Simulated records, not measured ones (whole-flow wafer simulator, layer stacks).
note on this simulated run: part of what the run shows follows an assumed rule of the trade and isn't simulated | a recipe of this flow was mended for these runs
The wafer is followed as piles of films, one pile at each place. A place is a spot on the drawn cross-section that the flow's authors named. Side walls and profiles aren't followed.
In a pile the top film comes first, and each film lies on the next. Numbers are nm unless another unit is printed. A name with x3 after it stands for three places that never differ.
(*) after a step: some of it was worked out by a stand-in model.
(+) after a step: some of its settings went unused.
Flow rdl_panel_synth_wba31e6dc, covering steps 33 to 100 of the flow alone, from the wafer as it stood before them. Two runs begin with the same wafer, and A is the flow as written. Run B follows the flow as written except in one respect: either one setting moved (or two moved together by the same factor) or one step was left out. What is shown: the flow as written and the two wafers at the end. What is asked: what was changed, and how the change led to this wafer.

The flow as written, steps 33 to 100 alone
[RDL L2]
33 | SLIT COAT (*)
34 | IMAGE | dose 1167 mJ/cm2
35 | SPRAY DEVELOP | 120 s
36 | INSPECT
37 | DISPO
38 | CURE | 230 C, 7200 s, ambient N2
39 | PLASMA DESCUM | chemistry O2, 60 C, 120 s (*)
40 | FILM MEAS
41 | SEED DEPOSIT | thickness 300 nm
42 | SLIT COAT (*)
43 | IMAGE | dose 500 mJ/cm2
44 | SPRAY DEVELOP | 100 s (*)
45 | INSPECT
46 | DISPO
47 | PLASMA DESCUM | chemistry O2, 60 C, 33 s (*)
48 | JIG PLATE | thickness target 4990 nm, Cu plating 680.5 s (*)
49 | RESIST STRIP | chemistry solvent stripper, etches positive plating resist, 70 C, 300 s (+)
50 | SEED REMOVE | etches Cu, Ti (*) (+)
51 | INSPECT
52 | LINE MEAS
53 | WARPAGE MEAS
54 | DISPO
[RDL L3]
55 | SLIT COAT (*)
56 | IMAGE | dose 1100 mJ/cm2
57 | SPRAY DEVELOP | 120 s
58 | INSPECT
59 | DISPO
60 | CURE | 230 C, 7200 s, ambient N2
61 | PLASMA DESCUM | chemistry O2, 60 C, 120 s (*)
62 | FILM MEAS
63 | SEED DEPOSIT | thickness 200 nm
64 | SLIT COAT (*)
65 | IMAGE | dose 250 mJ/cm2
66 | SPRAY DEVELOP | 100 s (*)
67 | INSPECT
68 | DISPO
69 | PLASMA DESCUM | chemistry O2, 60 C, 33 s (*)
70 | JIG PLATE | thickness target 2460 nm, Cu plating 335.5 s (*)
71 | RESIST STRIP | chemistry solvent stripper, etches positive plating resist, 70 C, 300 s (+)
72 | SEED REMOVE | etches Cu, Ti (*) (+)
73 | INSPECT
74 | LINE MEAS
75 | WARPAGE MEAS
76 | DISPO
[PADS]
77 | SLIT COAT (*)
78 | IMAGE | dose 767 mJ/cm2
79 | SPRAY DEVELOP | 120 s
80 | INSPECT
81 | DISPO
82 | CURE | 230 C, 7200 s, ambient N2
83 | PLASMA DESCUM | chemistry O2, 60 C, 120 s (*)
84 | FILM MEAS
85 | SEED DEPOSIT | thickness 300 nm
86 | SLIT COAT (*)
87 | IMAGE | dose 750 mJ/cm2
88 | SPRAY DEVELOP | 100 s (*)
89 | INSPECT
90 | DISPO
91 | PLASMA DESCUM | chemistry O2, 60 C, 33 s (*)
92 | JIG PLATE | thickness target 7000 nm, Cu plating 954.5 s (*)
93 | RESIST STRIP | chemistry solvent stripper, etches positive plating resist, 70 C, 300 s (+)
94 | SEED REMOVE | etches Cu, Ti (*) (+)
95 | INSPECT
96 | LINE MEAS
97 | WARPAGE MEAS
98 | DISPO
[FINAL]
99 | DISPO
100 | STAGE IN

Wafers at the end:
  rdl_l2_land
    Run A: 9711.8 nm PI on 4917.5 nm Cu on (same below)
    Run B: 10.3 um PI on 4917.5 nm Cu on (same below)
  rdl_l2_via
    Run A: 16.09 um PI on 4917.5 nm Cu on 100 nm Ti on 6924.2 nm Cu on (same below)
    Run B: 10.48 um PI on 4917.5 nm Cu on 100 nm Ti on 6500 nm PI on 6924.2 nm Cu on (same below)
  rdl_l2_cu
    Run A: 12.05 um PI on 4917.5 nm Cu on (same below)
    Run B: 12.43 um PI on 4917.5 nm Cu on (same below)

What caused this: step 35, SPRAY DEVELOP: 120 s, was omitted.

Step by step, how the change led to this:
  42 | SLIT COAT (*)
      rdl_l2_via: A ILINE-POS-THICK-GRADE-A gains 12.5 um (new film) | B ILINE-POS-THICK-GRADE-A gains 8868.5 (new film)
      rdl_l2_cu, rdl_l2_space: A ILINE-POS-THICK-GRADE-A gains 10.13 um (new film) | B ILINE-POS-THICK-GRADE-A gains 10.93 um (new film)
      (as well as at 2 more places)
  44 | SPRAY DEVELOP | 100 s (*)
      rdl_l2_via: A ILINE-POS-THICK-GRADE-A loses 12.5 um (all of it) | B ILINE-POS-THICK-GRADE-A loses 8868.5 (all of it)
      rdl_l2_cu: A ILINE-POS-THICK-GRADE-A loses 10.13 um (all of it) | B ILINE-POS-THICK-GRADE-A loses 10.93 um (all of it)
      (as well as at 1 more place)
  49 | RESIST STRIP | chemistry solvent stripper, etches positive plating resist, 70 C, 300 s (+)
      rdl_l2_space: A ILINE-POS-THICK-GRADE-A loses 10.1 um (all of it) | B ILINE-POS-THICK-GRADE-A loses 10.9 um (all of it)
      rdl_l1_rim: A ILINE-POS-THICK-GRADE-A loses 8208.7 (all of it) | B ILINE-POS-THICK-GRADE-A loses 9357.3 (all of it)
  55 | SLIT COAT (*)
      rdl_l2_via: A PI gains 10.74 um (new film) | B PI gains 5653.3 (new film)
      rdl_l2_cu: A PI gains 5919.4 (new film) | B PI gains 6171.9 (new film)
      (as well as at 3 more places)
  64 | SLIT COAT (*)
      rdl_l2_cu: A ILINE-POS-THICK-GRADE-A gains 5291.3 (new film) | B ILINE-POS-THICK-GRADE-A gains 5433.5 (new film)
      rdl_l2_space: A ILINE-POS-THICK-GRADE-A gains 5624.6 (new film) | B ILINE-POS-THICK-GRADE-A gains 5770.5 (new film)
      (as well as at 3 more places)
  71 | RESIST STRIP | chemistry solvent stripper, etches positive plating resist, 70 C, 300 s (+)
      rdl_l2_cu: A ILINE-POS-THICK-GRADE-A loses 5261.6 (all of it) | B ILINE-POS-THICK-GRADE-A loses 5403.8 (all of it)
      rdl_l2_space: A ILINE-POS-THICK-GRADE-A loses 5594.9 (all of it) | B ILINE-POS-THICK-GRADE-A loses 5740.8 (all of it)
      (as well as at 3 more places)
  77 | SLIT COAT (*)
      rdl_l2_cu: A PI gains 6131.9 | B PI gains 6259.5
      rdl_l2_land: A PI gains 5066.5 | B PI gains 5325.8
      (as well as at 1 more place)
  86 | SLIT COAT (*)
      rdl_l2_cu: A ILINE-POS-THICK-GRADE-A gains 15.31 um (new film) | B ILINE-POS-THICK-GRADE-A gains 15.41 um (new film)
      rdl_l2_space: A ILINE-POS-THICK-GRADE-A gains 15.33 um (new film) | B ILINE-POS-THICK-GRADE-A gains 15.43 um (new film)
      (as well as at 3 more places)
  93 | RESIST STRIP | chemistry solvent stripper, etches positive plating resist, 70 C, 300 s (+)
      rdl_l2_cu: A ILINE-POS-THICK-GRADE-A loses 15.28 um (all of it) | B ILINE-POS-THICK-GRADE-A loses 15.38 um (all of it)
      rdl_l2_space: A ILINE-POS-THICK-GRADE-A loses 15.3 um (all of it) | B ILINE-POS-THICK-GRADE-A loses 15.4 um (all of it)
      (as well as at 3 more places)
If metal films that touch count as one body, rdl_l2_via has 2 bodies (between them, from the top down: PI 6500); the flow as written gives 1 body.
